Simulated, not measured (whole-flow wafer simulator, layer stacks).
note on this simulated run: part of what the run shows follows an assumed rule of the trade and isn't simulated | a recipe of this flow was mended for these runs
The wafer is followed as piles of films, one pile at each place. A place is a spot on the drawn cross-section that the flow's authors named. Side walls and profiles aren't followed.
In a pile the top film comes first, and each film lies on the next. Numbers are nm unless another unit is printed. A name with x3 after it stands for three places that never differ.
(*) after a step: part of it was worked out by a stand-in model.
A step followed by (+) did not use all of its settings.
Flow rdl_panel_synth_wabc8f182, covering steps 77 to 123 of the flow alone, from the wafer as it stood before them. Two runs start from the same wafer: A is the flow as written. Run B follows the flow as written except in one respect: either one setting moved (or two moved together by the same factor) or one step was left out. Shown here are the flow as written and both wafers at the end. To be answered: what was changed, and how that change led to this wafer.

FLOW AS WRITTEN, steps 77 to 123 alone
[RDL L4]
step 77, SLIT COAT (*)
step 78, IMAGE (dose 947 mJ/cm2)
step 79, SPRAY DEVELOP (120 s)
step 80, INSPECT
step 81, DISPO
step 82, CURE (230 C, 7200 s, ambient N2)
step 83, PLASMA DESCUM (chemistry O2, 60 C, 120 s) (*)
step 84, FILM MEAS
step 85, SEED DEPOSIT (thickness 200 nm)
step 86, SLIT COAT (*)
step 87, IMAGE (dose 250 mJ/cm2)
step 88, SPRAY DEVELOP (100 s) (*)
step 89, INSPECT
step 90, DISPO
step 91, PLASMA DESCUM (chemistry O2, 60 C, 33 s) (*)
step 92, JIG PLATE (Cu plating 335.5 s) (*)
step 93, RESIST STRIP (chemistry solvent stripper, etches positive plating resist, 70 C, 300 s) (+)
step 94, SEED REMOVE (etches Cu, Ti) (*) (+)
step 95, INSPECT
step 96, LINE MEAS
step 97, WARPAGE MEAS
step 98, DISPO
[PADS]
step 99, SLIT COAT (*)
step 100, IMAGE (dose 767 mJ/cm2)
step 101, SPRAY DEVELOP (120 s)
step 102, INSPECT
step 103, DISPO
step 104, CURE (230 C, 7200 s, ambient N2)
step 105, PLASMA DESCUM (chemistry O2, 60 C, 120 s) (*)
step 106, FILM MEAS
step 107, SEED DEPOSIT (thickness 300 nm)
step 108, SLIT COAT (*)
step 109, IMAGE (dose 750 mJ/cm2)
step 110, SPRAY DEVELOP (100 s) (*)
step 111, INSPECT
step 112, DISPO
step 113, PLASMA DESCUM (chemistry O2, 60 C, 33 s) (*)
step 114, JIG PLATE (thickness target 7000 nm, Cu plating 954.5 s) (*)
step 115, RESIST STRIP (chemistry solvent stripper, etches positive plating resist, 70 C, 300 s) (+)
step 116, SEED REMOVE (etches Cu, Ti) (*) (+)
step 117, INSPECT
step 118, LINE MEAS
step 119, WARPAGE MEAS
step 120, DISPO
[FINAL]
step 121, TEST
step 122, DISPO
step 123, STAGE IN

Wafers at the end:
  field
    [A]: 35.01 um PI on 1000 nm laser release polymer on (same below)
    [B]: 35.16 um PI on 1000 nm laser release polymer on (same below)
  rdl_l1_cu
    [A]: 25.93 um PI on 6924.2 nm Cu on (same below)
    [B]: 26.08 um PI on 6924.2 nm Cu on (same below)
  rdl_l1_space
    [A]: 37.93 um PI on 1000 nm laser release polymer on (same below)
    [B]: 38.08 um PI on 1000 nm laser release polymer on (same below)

Cause: step 92, JIG PLATE: Cu plating 389.2 s was run, whereas the flow has Cu plating 335.5 s.

Step by step, how the change led to this:
  step 92, JIG PLATE (Cu plating 335.5 s) (*)
      rdl_l4_cu, rdl_l4_land, rdl_l4_via, pads_land, pads_via: A +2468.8 Cu | B +2864 Cu
  step 99, SLIT COAT (*)
      field: A +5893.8 PI | B +6043.6 PI
      rdl_l1_cu: A +5874.7 PI | B +6024.3 PI
      (and at 17 other places as well)
  step 108, SLIT COAT (*)
      rdl_l3_via: A +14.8 um ILINE-POS-THICK-GRADE-A (new film) | B +14.81 um ILINE-POS-THICK-GRADE-A (new film)
      rdl_l4_cu: A +15.12 um ILINE-POS-THICK-GRADE-A (new film) | B +15.21 um ILINE-POS-THICK-GRADE-A (new film)
      (and at 7 other places as well)
  step 110, SPRAY DEVELOP (100 s) (*)
      pads_cu: A -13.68 um ILINE-POS-THICK-GRADE-A (all of it) | B -13.7 um ILINE-POS-THICK-GRADE-A (all of it)
      pads_land: A -13.11 um ILINE-POS-THICK-GRADE-A (all of it) | B -13.08 um ILINE-POS-THICK-GRADE-A (all of it)
      (and at 1 other place as well)
  step 115, RESIST STRIP (chemistry solvent stripper, etches positive plating resist, 70 C, 300 s) (+)
      rdl_l3_via: A -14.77 um ILINE-POS-THICK-GRADE-A (all of it) | B -14.78 um ILINE-POS-THICK-GRADE-A (all of it)
      rdl_l4_cu: A -15.09 um ILINE-POS-THICK-GRADE-A (all of it) | B -15.18 um ILINE-POS-THICK-GRADE-A (all of it)
      (and at 4 other places as well)
